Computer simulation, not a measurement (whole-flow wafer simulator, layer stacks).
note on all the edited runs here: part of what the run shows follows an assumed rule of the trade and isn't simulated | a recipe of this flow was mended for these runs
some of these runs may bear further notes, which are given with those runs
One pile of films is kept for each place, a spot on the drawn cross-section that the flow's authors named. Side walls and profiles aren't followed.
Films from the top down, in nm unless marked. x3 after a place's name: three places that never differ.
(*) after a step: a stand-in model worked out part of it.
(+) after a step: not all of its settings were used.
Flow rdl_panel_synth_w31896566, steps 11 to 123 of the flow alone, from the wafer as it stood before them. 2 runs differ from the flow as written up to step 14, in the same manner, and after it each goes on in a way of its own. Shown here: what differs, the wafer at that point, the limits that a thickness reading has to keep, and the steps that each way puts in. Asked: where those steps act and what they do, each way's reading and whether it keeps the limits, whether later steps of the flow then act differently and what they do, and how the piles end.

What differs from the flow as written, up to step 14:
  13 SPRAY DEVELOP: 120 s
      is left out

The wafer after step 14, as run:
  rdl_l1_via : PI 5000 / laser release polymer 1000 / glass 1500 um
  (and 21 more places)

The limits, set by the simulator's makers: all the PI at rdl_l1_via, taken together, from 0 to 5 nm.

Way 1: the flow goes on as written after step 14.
  The reading after step 14: 5000 nm, outside the limits.
  Later steps of the flow that act differently than as written:
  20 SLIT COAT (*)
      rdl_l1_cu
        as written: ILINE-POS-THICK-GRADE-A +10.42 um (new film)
        this way: ILINE-POS-THICK-GRADE-A +12 um (new film)
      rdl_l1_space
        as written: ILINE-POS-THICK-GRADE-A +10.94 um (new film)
        this way: ILINE-POS-THICK-GRADE-A +12 um (new film)
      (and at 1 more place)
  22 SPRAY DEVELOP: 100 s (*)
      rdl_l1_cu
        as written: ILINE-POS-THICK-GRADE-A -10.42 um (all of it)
        this way: ILINE-POS-THICK-GRADE-A -12 um (all of it)
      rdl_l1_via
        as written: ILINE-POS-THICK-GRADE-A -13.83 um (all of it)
        this way: ILINE-POS-THICK-GRADE-A -12 um (all of it)
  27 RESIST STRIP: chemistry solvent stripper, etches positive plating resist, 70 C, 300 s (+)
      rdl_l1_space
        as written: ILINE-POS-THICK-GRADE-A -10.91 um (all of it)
        this way: ILINE-POS-THICK-GRADE-A -11.97 um (all of it)
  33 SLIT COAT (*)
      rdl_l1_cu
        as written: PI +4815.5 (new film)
        this way: PI +5406.8 (new film)
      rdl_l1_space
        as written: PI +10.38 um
        this way: PI +10.99 um
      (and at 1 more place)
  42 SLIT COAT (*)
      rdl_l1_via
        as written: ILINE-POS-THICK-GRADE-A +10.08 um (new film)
        this way: ILINE-POS-THICK-GRADE-A +9151.1 (new film)
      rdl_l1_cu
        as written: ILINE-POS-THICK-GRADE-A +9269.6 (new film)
        this way: ILINE-POS-THICK-GRADE-A +9750.6 (new film)
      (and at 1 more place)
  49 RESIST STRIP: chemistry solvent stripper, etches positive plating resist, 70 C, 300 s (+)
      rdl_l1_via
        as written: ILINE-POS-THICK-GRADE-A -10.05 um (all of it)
        this way: ILINE-POS-THICK-GRADE-A -9121.4 (all of it)
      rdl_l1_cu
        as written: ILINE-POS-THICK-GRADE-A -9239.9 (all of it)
        this way: ILINE-POS-THICK-GRADE-A -9720.9 (all of it)
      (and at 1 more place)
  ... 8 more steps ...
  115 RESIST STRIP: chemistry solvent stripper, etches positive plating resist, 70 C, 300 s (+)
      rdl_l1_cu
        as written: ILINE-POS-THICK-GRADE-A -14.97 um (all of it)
        this way: ILINE-POS-THICK-GRADE-A -15.06 um (all of it)
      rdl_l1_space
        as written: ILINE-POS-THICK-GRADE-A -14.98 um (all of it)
        this way: ILINE-POS-THICK-GRADE-A -15.07 um (all of it)
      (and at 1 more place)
  At the end the piles differ from the flow's by more than 2% or 0.5 nm, whichever is larger, at rdl_l1_cu, rdl_l1_space, rdl_l1_via.
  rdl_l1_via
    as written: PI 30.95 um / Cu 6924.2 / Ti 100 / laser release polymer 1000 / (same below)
    this way: PI 27.7 um / Cu 6924.2 / Ti 100 / PI 5000 / laser release polymer 1000 / (same below)
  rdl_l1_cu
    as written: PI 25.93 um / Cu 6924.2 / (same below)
    this way: PI 27.24 um / Cu 6924.2 / (same below)
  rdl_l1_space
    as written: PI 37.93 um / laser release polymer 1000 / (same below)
    this way: PI 39.26 um / laser release polymer 1000 / (same below)

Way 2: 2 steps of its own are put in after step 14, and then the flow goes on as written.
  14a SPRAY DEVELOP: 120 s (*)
      rdl_l1_via
        PI -5000 (all of it)
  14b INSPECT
      changes no film at any place that is followed
  The reading after step 14b: 0 nm, within the limits.
  No later step of the flow acts differently than as written at any place that is followed.
  At the end the piles are the same as the flow's at every place that both follow.

Within the limits: way 2. Outside them: way 1.
